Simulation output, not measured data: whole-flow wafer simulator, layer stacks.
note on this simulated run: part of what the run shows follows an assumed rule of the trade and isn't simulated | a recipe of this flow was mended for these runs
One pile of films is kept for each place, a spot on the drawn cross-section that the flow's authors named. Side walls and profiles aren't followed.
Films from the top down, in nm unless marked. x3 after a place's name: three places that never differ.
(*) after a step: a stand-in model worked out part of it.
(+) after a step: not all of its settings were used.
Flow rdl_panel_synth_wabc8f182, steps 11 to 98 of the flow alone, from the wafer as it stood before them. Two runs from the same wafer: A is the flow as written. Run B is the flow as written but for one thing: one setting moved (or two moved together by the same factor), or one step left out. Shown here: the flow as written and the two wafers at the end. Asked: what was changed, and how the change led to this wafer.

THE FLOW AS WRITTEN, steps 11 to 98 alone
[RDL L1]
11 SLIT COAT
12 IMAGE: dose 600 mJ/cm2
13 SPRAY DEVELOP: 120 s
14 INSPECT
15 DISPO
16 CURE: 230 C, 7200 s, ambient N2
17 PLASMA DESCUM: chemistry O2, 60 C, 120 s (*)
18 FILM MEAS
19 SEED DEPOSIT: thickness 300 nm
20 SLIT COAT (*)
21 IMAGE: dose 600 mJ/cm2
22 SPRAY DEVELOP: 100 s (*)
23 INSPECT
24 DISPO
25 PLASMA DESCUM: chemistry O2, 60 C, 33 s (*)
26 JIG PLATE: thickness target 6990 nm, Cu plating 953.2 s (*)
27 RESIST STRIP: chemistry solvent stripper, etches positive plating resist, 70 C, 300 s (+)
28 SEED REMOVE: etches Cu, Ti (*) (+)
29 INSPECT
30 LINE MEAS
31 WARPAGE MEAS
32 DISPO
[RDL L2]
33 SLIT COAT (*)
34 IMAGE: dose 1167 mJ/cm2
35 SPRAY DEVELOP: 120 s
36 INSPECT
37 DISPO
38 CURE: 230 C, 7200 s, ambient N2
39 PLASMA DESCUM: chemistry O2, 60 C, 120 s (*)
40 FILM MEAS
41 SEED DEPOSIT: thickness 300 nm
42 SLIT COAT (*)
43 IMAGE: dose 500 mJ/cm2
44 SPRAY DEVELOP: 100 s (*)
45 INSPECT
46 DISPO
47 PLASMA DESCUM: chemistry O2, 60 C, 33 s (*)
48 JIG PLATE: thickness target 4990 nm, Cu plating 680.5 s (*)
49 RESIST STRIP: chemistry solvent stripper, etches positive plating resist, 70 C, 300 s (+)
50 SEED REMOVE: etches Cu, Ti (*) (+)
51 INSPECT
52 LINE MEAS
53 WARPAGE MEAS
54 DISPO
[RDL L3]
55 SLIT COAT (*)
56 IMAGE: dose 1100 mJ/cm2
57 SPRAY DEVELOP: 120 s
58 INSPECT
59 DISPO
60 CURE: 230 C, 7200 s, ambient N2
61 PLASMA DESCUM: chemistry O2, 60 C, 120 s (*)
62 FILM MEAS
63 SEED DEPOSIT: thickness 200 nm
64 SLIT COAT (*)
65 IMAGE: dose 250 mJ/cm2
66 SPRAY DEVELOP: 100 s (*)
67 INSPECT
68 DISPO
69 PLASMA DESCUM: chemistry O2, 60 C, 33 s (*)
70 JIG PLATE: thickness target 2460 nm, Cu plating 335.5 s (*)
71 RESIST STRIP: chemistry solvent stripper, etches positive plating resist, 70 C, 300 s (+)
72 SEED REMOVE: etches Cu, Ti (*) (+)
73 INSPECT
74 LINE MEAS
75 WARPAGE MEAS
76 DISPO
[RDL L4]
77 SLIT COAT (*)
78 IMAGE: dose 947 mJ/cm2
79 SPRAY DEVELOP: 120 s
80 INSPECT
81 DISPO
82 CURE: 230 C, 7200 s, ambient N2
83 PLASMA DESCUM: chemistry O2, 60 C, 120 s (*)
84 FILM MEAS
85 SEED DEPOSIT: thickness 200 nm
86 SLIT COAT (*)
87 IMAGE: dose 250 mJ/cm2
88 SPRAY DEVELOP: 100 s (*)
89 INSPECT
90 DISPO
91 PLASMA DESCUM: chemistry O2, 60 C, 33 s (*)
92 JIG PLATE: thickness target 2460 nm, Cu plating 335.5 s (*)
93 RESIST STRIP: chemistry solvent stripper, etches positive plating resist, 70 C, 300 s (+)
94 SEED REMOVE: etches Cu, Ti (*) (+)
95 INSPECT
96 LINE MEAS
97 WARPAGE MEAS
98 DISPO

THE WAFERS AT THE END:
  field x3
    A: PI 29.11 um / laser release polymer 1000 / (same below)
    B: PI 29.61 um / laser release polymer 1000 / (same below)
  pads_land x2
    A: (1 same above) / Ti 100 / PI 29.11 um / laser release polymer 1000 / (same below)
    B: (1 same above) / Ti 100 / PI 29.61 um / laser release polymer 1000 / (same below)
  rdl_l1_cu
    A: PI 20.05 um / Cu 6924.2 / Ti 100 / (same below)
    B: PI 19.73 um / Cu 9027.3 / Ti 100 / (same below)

The cause: step 26, JIG PLATE: Cu plating 1239 s was run, where the flow has Cu plating 953.2 s.

How the change led to this, step by step:
  26 JIG PLATE: thickness target 6990 nm, Cu plating 953.2 s (*)
      rdl_l1_cu, rdl_l1_via, rdl_l1_rim, rdl_l2_land, rdl_l2_via: A Cu +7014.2 | B Cu +9117.3
  33 SLIT COAT (*)
      rdl_l2_cu, rdl_l2_space: A PI +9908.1 | B PI +11 um
      field x3, rdl_l3_cu, rdl_l3_space and 9 more: A PI +8062.5 | B PI +8560.4
      (and at 4 more places)
  42 SLIT COAT (*)
      rdl_l1_via: A ILINE-POS-THICK-GRADE-A +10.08 um (new film) | B ILINE-POS-THICK-GRADE-A +9800.1 (new film)
      rdl_l2_cu, rdl_l2_space: A ILINE-POS-THICK-GRADE-A +10.13 um (new film) | B ILINE-POS-THICK-GRADE-A +10.36 um (new film)
      (and at 3 more places)
  44 SPRAY DEVELOP: 100 s (*)
      rdl_l2_cu: A ILINE-POS-THICK-GRADE-A -10.13 um (all of it) | B ILINE-POS-THICK-GRADE-A -10.36 um (all of it)
      rdl_l2_land: A ILINE-POS-THICK-GRADE-A -7139.5 (all of it) | B ILINE-POS-THICK-GRADE-A -6870.9 (all of it)
      (and at 1 more place)
  49 RESIST STRIP: chemistry solvent stripper, etches positive plating resist, 70 C, 300 s (+)
      rdl_l1_via: A ILINE-POS-THICK-GRADE-A -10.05 um (all of it) | B ILINE-POS-THICK-GRADE-A -9770.4 (all of it)
      rdl_l1_space: A ILINE-POS-THICK-GRADE-A -10.49 um (all of it) | B ILINE-POS-THICK-GRADE-A -10.75 um (all of it)
      (and at 1 more place)
  55 SLIT COAT (*)
      rdl_l1_space: A PI +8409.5 | B PI +8630.7
      rdl_l1_via: A PI +8010.4 | B PI +7774.1
      (and at 4 more places)
  64 SLIT COAT (*)
      rdl_l1_via: A ILINE-POS-THICK-GRADE-A +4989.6 (new film) | B ILINE-POS-THICK-GRADE-A +4844.7 (new film)
      rdl_l2_cu: A ILINE-POS-THICK-GRADE-A +5291.3 (new film) | B ILINE-POS-THICK-GRADE-A +5408.2 (new film)
      (and at 2 more places)
  71 RESIST STRIP: chemistry solvent stripper, etches positive plating resist, 70 C, 300 s (+)
      rdl_l1_via: A ILINE-POS-THICK-GRADE-A -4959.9 (all of it) | B ILINE-POS-THICK-GRADE-A -4815 (all of it)
      rdl_l2_cu: A ILINE-POS-THICK-GRADE-A -5261.6 (all of it) | B ILINE-POS-THICK-GRADE-A -5378.5 (all of it)
      (and at 2 more places)
